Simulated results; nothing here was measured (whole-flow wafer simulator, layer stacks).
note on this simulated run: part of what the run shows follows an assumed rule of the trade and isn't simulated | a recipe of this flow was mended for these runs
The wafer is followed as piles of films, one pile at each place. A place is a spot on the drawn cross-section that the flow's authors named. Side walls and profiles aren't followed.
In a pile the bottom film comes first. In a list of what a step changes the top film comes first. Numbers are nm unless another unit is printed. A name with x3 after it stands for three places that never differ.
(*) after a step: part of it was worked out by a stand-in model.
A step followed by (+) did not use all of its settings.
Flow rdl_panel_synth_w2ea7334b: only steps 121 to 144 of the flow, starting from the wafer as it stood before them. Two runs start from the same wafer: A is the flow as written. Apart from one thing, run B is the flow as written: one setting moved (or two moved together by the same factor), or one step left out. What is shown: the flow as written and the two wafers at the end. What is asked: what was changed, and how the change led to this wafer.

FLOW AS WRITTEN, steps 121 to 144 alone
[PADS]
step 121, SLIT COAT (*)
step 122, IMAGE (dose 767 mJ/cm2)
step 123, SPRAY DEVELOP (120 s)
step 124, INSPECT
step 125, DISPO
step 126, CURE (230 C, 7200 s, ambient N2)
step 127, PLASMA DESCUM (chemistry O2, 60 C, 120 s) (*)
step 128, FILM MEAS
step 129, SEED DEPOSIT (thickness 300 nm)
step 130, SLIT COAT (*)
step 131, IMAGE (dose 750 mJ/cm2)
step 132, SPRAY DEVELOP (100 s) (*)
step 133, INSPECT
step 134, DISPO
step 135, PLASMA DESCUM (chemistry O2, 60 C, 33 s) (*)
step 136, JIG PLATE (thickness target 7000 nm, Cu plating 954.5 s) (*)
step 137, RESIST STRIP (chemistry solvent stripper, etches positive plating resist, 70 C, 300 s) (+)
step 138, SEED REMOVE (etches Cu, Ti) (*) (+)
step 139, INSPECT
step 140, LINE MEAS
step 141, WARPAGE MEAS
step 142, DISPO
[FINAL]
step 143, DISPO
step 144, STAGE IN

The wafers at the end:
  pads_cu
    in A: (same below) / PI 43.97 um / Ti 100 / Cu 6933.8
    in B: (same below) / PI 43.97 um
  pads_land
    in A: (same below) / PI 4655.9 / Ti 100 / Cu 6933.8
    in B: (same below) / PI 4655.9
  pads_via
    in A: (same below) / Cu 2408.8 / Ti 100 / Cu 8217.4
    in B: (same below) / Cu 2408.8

Cause: step 132, SPRAY DEVELOP: 100 s (*), was skipped.

How this came from the change, step by step:
  step 135, PLASMA DESCUM (chemistry O2, 60 C, 33 s) (*)
      pads_cu, pads_land, pads_via: A nothing | B ILINE-POS-THICK-GRADE-A loses 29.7
  step 136, JIG PLATE (thickness target 7000 nm, Cu plating 954.5 s) (*)
      pads_cu, pads_land: A Cu gains 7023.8 | B nothing
      pads_via: A Cu gains 8307.4 | B nothing
  step 137, RESIST STRIP (chemistry solvent stripper, etches positive plating resist, 70 C, 300 s) (+)
      pads_cu: A nothing | B ILINE-POS-THICK-GRADE-A loses 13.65 um (all of it)
      pads_land: A nothing | B ILINE-POS-THICK-GRADE-A loses 13.08 um (all of it)
      (and at 1 other place as well)
  step 138, SEED REMOVE (etches Cu, Ti) (*) (+)
      pads_cu, pads_land, pads_via: A Cu loses 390 | B Cu loses 300 (all of it), Ti loses 100 (all of it)
If metal films that touch count as one body, pads_cu has 0 bodies; the flow as written gives 1 body.
If metal films that touch count as one body, pads_land has 1 body; the flow as written gives 2 bodies (between them, from the top down: PI 4655.9).
